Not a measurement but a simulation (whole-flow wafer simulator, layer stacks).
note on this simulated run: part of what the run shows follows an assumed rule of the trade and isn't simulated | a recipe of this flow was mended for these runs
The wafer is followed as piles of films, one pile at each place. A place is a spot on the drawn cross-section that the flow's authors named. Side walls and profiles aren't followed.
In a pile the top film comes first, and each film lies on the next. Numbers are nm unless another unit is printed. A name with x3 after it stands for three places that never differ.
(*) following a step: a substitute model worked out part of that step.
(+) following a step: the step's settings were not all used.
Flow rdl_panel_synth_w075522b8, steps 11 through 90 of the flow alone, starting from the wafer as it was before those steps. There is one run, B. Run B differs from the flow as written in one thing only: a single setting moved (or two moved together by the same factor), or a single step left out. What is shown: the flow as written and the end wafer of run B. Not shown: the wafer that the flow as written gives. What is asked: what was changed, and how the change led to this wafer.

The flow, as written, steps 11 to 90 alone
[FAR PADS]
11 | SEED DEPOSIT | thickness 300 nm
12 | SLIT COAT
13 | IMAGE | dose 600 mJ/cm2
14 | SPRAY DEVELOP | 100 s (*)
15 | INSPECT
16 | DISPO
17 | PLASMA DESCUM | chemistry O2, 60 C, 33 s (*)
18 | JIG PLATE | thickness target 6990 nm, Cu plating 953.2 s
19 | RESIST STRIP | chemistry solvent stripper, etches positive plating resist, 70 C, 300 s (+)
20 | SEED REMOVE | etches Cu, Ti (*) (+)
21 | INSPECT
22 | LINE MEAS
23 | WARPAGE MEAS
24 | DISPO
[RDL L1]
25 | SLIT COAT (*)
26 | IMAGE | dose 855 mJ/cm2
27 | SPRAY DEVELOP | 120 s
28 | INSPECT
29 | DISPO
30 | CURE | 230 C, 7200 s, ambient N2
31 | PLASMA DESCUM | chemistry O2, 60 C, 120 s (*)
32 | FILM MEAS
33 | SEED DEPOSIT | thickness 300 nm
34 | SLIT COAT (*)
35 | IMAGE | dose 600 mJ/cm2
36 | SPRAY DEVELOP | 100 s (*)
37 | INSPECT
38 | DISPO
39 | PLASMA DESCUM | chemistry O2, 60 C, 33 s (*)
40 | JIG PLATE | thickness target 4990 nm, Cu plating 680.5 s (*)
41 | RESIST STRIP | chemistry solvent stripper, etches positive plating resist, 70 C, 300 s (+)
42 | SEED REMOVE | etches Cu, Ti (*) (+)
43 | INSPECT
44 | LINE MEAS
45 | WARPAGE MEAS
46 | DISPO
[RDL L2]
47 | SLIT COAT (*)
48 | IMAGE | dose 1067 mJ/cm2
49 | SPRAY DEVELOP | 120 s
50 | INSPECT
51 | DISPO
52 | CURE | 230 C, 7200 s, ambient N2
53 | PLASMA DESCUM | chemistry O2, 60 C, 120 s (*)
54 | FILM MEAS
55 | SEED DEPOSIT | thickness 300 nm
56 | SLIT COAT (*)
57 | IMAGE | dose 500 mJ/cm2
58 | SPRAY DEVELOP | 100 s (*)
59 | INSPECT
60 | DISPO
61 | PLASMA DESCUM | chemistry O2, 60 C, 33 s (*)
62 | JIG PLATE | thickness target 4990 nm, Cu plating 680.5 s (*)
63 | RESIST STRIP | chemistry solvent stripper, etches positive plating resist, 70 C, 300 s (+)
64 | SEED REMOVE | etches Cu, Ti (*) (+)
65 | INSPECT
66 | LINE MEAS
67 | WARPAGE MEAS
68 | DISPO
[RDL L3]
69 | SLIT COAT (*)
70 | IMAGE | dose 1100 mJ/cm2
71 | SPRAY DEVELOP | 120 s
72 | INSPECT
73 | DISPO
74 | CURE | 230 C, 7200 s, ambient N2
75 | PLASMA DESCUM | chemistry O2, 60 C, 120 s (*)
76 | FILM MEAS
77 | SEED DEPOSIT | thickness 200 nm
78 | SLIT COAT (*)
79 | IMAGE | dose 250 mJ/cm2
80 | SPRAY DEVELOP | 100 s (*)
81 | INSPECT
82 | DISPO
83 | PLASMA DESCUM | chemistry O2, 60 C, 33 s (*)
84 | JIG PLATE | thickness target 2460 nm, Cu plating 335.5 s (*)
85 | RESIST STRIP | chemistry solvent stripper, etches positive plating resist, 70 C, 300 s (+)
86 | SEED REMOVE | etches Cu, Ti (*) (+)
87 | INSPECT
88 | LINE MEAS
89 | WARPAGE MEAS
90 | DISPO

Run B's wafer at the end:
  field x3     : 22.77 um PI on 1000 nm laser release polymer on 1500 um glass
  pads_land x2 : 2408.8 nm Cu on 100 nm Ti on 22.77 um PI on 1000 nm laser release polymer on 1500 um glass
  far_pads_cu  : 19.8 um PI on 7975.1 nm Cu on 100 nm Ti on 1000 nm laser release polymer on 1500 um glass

The reason: step 18, JIG PLATE: Cu plating 1096 s was run, whereas the flow has Cu plating 953.2 s.

Step by step, how the change led to this:
  18 | JIG PLATE | thickness target 6990 nm, Cu plating 953.2 s
      far_pads_cu, rdl_l1_land, rdl_l1_via: +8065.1 Cu (as written it would have been: +7014.2 Cu)
  25 | SLIT COAT (*)
      field x3, rdl_l2_cu, rdl_l2_space and 10 more: +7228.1 PI (new film) (as written it would have been: +6915.1 PI (new film))
      far_pads_cu: +4359.3 PI (new film) (as written it would have been: +4450.5 PI (new film))
      (and at 2 other places as well)
  34 | SLIT COAT (*)
      far_pads_cu: +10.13 um ILINE-POS-THICK-GRADE-A (new film) (as written it would have been: +10.3 um ILINE-POS-THICK-GRADE-A (new film))
      rdl_l1_cu: +12.46 um ILINE-POS-THICK-GRADE-A (new film) (as written it would have been: +12.38 um ILINE-POS-THICK-GRADE-A (new film))
      (and at 2 other places as well)
  36 | SPRAY DEVELOP | 100 s (*)
      rdl_l1_cu: -12.46 um ILINE-POS-THICK-GRADE-A (all of it) (as written it would have been: -12.38 um ILINE-POS-THICK-GRADE-A (all of it))
      rdl_l1_via: -13.13 um ILINE-POS-THICK-GRADE-A (all of it) (as written it would have been: -13.33 um ILINE-POS-THICK-GRADE-A (all of it))
  41 | RESIST STRIP | chemistry solvent stripper, etches positive plating resist, 70 C, 300 s (+)
      far_pads_cu: -10.1 um ILINE-POS-THICK-GRADE-A (all of it) (as written it would have been: -10.27 um ILINE-POS-THICK-GRADE-A (all of it))
      rdl_l1_space: -12.44 um ILINE-POS-THICK-GRADE-A (all of it) (as written it would have been: -12.36 um ILINE-POS-THICK-GRADE-A (all of it))
  47 | SLIT COAT (*)
      rdl_l1_space: +10.1 um PI (as written it would have been: +9924.5 PI)
      rdl_l1_cu: +6110.2 PI (new film) (as written it would have been: +5962.6 PI (new film))
      (and at 1 other place as well)
  56 | SLIT COAT (*)
      rdl_l1_cu: +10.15 um ILINE-POS-THICK-GRADE-A (new film) (as written it would have been: +10.04 um ILINE-POS-THICK-GRADE-A (new film))
      rdl_l1_space: +11.13 um ILINE-POS-THICK-GRADE-A (new film) (as written it would have been: +11.02 um ILINE-POS-THICK-GRADE-A (new film))
  63 | RESIST STRIP | chemistry solvent stripper, etches positive plating resist, 70 C, 300 s (+)
      rdl_l1_cu: -10.12 um ILINE-POS-THICK-GRADE-A (all of it) (as written it would have been: -10.01 um ILINE-POS-THICK-GRADE-A (all of it))
      rdl_l1_space: -11.1 um ILINE-POS-THICK-GRADE-A (all of it) (as written it would have been: -10.99 um ILINE-POS-THICK-GRADE-A (all of it))
